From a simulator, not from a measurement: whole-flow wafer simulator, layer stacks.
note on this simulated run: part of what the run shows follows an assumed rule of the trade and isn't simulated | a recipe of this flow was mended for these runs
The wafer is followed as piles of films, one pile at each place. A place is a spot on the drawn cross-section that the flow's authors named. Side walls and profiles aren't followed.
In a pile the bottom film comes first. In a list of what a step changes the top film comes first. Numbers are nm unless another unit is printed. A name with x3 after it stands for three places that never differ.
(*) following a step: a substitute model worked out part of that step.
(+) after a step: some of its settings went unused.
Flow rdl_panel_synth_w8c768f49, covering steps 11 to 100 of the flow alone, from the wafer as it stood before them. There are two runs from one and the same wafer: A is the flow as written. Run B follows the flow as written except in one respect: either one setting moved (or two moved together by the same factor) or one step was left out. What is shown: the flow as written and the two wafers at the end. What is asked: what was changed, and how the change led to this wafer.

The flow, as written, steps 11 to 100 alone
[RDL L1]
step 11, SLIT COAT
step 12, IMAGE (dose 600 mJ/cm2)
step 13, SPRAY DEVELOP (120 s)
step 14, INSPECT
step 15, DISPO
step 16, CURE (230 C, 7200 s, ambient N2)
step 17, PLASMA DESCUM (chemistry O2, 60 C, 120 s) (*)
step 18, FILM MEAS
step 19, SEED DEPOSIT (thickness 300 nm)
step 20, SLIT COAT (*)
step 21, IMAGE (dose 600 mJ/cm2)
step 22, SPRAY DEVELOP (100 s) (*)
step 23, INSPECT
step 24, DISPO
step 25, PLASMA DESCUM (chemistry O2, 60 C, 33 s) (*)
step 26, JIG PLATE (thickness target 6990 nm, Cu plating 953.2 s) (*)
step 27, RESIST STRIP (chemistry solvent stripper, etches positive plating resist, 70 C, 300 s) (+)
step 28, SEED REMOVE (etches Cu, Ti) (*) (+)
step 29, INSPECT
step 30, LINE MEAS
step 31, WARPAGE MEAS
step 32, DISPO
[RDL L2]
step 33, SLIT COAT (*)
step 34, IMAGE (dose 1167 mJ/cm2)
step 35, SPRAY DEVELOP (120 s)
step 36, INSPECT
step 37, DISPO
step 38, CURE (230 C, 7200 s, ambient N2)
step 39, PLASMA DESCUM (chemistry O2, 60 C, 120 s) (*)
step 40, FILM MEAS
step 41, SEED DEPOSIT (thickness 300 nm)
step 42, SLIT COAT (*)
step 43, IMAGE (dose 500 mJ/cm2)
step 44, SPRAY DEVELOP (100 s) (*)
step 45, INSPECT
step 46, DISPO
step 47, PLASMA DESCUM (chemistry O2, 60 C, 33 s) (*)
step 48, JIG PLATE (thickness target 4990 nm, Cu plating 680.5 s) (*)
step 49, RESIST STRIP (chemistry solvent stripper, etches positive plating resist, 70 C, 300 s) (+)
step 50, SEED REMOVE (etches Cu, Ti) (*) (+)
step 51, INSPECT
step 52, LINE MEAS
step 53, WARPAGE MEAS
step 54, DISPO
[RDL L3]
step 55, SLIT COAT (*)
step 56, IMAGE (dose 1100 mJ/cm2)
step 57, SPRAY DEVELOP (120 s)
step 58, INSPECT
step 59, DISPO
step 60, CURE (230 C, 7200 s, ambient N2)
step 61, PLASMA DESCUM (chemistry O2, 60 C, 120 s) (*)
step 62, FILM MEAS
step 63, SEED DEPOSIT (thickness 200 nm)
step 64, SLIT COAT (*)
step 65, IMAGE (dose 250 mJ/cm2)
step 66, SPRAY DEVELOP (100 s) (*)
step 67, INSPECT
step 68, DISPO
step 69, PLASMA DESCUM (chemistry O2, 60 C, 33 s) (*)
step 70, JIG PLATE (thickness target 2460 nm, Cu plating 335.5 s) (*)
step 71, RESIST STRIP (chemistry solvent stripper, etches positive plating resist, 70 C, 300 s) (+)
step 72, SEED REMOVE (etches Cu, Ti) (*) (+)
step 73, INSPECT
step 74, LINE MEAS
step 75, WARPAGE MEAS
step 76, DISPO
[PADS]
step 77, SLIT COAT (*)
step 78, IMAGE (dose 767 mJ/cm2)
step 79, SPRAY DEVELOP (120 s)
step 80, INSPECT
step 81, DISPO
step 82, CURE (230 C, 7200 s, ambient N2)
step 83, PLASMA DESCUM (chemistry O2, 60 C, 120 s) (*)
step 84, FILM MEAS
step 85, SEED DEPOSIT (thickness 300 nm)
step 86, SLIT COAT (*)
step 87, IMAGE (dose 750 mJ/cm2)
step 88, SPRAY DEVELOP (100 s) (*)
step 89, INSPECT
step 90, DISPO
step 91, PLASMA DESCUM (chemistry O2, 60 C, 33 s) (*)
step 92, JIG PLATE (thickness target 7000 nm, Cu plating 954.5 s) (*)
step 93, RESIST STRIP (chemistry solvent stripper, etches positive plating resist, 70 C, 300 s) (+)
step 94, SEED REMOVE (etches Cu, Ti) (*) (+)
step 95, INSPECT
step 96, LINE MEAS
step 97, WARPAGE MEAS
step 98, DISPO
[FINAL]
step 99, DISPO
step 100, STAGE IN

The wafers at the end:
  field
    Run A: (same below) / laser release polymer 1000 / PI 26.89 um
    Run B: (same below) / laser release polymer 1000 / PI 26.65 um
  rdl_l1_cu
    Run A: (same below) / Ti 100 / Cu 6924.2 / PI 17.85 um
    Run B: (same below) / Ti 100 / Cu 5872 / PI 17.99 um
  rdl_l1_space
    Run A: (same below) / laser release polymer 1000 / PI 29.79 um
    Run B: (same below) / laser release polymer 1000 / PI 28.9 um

What caused this: step 26, JIG PLATE: Cu plating 810.2 s was run, though the flow has Cu plating 953.2 s.

How this came from the change, step by step:
  step 26, JIG PLATE (thickness target 6990 nm, Cu plating 953.2 s) (*)
      rdl_l1_cu, rdl_l1_via, rdl_l1_rim, rdl_l2_land, rdl_l2_via: A Cu gains 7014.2 | B Cu gains 5962
  step 33, SLIT COAT (*)
      rdl_l1_space: A PI gains 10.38 um | B PI gains 9662.3
      field, rdl_l3_cu, rdl_l3_space and 7 more: A PI gains 8062.5 | B PI gains 7818.9
      (as well as at 4 more places)
  step 42, SLIT COAT (*)
      rdl_l2_cu, rdl_l2_space: A ILINE-POS-THICK-GRADE-A gains 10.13 um (new film) | B ILINE-POS-THICK-GRADE-A gains 10 um (new film)
      rdl_l1_space: A ILINE-POS-THICK-GRADE-A gains 10.52 um (new film) | B ILINE-POS-THICK-GRADE-A gains 10.38 um (new film)
      (as well as at 2 more places)
  step 44, SPRAY DEVELOP (100 s) (*)
      rdl_l2_cu: A ILINE-POS-THICK-GRADE-A loses 10.13 um (all of it) | B ILINE-POS-THICK-GRADE-A loses 10 um (all of it)
      rdl_l2_via: A ILINE-POS-THICK-GRADE-A loses 12.5 um (all of it) | B ILINE-POS-THICK-GRADE-A loses 12.67 um (all of it)
  step 49, RESIST STRIP (chemistry solvent stripper, etches positive plating resist, 70 C, 300 s) (+)
      rdl_l2_space: A ILINE-POS-THICK-GRADE-A loses 10.1 um (all of it) | B ILINE-POS-THICK-GRADE-A loses 9972.2 (all of it)
      rdl_l1_space: A ILINE-POS-THICK-GRADE-A loses 10.49 um (all of it) | B ILINE-POS-THICK-GRADE-A loses 10.35 um (all of it)
      (as well as at 1 more place)
  step 55, SLIT COAT (*)
      rdl_l2_space: A PI gains 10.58 um | B PI gains 10.45 um
      rdl_l2_land: A PI gains 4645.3 (new film) | B PI gains 4771.6 (new film)
      (as well as at 1 more place)
  step 86, SLIT COAT (*)
      rdl_l1_cu: A ILINE-POS-THICK-GRADE-A gains 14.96 um (new film) | B ILINE-POS-THICK-GRADE-A gains 14.94 um (new film)
      rdl_l1_space: A ILINE-POS-THICK-GRADE-A gains 15.05 um (new film) | B ILINE-POS-THICK-GRADE-A gains 15.01 um (new film)
      (as well as at 6 more places)
  step 93, RESIST STRIP (chemistry solvent stripper, etches positive plating resist, 70 C, 300 s) (+)
      rdl_l1_cu: A ILINE-POS-THICK-GRADE-A loses 14.93 um (all of it) | B ILINE-POS-THICK-GRADE-A loses 14.91 um (all of it)
      rdl_l1_space: A ILINE-POS-THICK-GRADE-A loses 15.02 um (all of it) | B ILINE-POS-THICK-GRADE-A loses 14.98 um (all of it)
      (as well as at 6 more places)
